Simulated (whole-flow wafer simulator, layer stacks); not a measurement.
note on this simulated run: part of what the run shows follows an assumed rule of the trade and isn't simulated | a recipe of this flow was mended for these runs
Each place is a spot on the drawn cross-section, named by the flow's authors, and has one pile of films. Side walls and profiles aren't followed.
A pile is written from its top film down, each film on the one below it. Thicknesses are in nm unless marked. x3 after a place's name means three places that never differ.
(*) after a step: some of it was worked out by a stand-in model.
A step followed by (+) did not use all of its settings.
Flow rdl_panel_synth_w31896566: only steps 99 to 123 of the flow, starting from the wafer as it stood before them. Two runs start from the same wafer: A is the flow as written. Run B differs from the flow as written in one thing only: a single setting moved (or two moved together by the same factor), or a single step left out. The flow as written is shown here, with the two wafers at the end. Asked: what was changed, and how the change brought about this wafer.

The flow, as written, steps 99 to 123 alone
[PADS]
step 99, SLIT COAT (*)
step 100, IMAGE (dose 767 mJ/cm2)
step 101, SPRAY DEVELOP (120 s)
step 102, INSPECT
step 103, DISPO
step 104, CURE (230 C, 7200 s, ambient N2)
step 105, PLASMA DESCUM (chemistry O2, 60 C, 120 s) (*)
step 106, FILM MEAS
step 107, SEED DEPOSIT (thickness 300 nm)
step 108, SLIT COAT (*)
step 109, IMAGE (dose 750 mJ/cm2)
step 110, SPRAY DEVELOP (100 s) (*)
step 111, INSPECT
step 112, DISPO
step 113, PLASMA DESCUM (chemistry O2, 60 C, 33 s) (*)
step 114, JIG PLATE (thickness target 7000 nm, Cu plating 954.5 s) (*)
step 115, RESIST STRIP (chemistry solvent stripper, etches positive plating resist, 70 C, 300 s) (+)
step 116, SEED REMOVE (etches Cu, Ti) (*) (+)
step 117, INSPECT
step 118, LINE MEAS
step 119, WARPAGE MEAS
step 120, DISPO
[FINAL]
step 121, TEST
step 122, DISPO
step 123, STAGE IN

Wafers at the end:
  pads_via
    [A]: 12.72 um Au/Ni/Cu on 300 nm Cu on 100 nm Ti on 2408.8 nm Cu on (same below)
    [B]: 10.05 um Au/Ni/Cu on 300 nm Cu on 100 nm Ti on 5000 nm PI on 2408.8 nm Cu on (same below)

Cause: step 101, SPRAY DEVELOP: 120 s, was omitted.

The path from the change to this, step by step:
  step 108, SLIT COAT (*)
      pads_cu: A ILINE-POS-THICK-GRADE-A gains 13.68 um (new film) | B ILINE-POS-THICK-GRADE-A gains 15.14 um (new film)
      pads_space: A ILINE-POS-THICK-GRADE-A gains 14.2 um (new film) | B ILINE-POS-THICK-GRADE-A gains 15.4 um (new film)
      (as well as at 2 more places)
  step 110, SPRAY DEVELOP (100 s) (*)
      pads_cu: A ILINE-POS-THICK-GRADE-A loses 13.68 um (all of it) | B ILINE-POS-THICK-GRADE-A loses 15.14 um (all of it)
      pads_land: A ILINE-POS-THICK-GRADE-A loses 13.11 um (all of it) | B ILINE-POS-THICK-GRADE-A loses 14.77 um (all of it)
      (as well as at 1 more place)
  step 114, JIG PLATE (thickness target 7000 nm, Cu plating 954.5 s) (*)
      pads_via: A Au/Ni/Cu gains 12.72 um (new film) | B Au/Ni/Cu gains 10.05 um (new film)
  step 115, RESIST STRIP (chemistry solvent stripper, etches positive plating resist, 70 C, 300 s) (+)
      pads_space: A ILINE-POS-THICK-GRADE-A loses 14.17 um (all of it) | B ILINE-POS-THICK-GRADE-A loses 15.37 um (all of it)
If metal films that touch count as one body, pads_via has 2 bodies (between them, from the top down: PI 5000); the flow as written gives 1 body.
